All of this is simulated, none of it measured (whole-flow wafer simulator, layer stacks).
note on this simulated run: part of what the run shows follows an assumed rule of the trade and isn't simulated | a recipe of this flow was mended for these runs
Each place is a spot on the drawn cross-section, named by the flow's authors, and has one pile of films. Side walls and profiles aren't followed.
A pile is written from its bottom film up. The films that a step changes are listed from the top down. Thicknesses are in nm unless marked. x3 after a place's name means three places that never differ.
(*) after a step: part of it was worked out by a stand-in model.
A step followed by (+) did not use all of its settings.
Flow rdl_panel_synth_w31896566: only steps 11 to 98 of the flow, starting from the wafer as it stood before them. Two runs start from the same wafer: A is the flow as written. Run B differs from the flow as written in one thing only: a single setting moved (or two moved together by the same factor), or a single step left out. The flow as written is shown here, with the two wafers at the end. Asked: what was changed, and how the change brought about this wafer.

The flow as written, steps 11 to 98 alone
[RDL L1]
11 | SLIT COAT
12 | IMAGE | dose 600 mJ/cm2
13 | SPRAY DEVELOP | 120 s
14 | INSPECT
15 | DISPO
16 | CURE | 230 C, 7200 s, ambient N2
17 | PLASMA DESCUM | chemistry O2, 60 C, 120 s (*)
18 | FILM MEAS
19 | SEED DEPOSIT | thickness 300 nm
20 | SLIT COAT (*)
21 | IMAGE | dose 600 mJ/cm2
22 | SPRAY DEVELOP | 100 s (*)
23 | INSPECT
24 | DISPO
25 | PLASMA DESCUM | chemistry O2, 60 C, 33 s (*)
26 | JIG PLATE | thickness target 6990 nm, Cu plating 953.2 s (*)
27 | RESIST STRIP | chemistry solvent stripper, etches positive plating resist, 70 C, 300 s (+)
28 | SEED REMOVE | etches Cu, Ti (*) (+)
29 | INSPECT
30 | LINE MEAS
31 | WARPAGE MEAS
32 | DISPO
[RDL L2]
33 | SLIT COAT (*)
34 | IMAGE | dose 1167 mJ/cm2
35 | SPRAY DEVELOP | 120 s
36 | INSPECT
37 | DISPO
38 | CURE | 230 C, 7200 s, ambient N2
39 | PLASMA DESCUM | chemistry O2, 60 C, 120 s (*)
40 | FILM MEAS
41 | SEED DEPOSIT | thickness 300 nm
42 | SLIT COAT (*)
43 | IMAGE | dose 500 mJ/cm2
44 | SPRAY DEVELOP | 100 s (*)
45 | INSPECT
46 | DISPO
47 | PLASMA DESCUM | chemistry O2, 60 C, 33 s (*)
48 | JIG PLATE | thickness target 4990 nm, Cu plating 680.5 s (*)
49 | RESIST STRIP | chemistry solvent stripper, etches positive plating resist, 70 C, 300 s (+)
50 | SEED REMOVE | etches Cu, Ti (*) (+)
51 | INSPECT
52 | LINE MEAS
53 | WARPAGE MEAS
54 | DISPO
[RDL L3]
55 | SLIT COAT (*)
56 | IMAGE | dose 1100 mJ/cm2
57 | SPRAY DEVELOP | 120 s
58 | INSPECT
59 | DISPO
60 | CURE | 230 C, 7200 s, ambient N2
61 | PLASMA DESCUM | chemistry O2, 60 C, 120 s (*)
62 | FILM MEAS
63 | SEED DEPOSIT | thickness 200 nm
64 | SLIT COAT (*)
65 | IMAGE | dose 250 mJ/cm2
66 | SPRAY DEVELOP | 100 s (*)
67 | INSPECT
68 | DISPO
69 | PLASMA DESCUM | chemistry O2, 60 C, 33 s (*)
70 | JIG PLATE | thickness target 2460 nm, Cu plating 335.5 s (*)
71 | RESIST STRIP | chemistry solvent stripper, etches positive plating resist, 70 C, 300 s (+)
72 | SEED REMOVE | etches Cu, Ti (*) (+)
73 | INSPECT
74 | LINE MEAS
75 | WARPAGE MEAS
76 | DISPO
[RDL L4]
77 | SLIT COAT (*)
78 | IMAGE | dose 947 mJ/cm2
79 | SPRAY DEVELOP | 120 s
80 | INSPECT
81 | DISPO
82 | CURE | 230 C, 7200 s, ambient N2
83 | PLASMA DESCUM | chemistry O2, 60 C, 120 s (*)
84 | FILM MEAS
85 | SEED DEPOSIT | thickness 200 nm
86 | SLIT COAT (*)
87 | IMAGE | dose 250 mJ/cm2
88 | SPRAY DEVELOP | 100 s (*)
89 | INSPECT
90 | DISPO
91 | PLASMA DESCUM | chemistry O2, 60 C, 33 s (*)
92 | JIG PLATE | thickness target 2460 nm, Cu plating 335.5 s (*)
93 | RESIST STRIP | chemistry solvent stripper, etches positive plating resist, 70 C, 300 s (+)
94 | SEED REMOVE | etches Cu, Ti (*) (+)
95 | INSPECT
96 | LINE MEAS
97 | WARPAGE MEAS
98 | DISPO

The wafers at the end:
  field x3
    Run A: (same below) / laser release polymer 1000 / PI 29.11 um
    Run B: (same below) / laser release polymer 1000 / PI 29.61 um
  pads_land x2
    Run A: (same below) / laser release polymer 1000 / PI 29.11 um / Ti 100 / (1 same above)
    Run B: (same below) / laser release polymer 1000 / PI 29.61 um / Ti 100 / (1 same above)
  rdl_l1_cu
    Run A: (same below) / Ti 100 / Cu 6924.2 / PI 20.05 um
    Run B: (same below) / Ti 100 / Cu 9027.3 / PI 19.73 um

Cause: step 26, JIG PLATE: Cu plating 1239 s was run, whereas the flow has Cu plating 953.2 s.

Step by step, how the change led to this:
  26 | JIG PLATE | thickness target 6990 nm, Cu plating 953.2 s (*)
      rdl_l1_cu, rdl_l1_via, rdl_l1_rim, rdl_l2_land, rdl_l2_via: A +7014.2 Cu | B +9117.3 Cu
  33 | SLIT COAT (*)
      rdl_l2_cu, rdl_l2_space: A +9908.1 PI | B +11 um PI
      field x3, rdl_l3_cu, rdl_l3_space and 9 more: A +8062.5 PI | B +8560.4 PI
      (also at 4 further places)
  42 | SLIT COAT (*)
      rdl_l1_via: A +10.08 um ILINE-POS-THICK-GRADE-A (new film) | B +9800.1 ILINE-POS-THICK-GRADE-A (new film)
      rdl_l2_cu, rdl_l2_space: A +10.13 um ILINE-POS-THICK-GRADE-A (new film) | B +10.36 um ILINE-POS-THICK-GRADE-A (new film)
      (also at 3 further places)
  44 | SPRAY DEVELOP | 100 s (*)
      rdl_l2_cu: A -10.13 um ILINE-POS-THICK-GRADE-A (all of it) | B -10.36 um ILINE-POS-THICK-GRADE-A (all of it)
      rdl_l2_land: A -7139.5 ILINE-POS-THICK-GRADE-A (all of it) | B -6870.9 ILINE-POS-THICK-GRADE-A (all of it)
      (also at 1 further place)
  49 | RESIST STRIP | chemistry solvent stripper, etches positive plating resist, 70 C, 300 s (+)
      rdl_l1_via: A -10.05 um ILINE-POS-THICK-GRADE-A (all of it) | B -9770.4 ILINE-POS-THICK-GRADE-A (all of it)
      rdl_l1_space: A -10.49 um ILINE-POS-THICK-GRADE-A (all of it) | B -10.75 um ILINE-POS-THICK-GRADE-A (all of it)
      (also at 1 further place)
  55 | SLIT COAT (*)
      rdl_l1_space: A +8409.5 PI | B +8630.7 PI
      rdl_l1_via: A +8010.4 PI | B +7774.1 PI
      (also at 4 further places)
  64 | SLIT COAT (*)
      rdl_l1_via: A +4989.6 ILINE-POS-THICK-GRADE-A (new film) | B +4844.7 ILINE-POS-THICK-GRADE-A (new film)
      rdl_l2_cu: A +5291.3 ILINE-POS-THICK-GRADE-A (new film) | B +5408.2 ILINE-POS-THICK-GRADE-A (new film)
      (also at 2 further places)
  71 | RESIST STRIP | chemistry solvent stripper, etches positive plating resist, 70 C, 300 s (+)
      rdl_l1_via: A -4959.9 ILINE-POS-THICK-GRADE-A (all of it) | B -4815 ILINE-POS-THICK-GRADE-A (all of it)
      rdl_l2_cu: A -5261.6 ILINE-POS-THICK-GRADE-A (all of it) | B -5378.5 ILINE-POS-THICK-GRADE-A (all of it)
      (also at 2 further places)
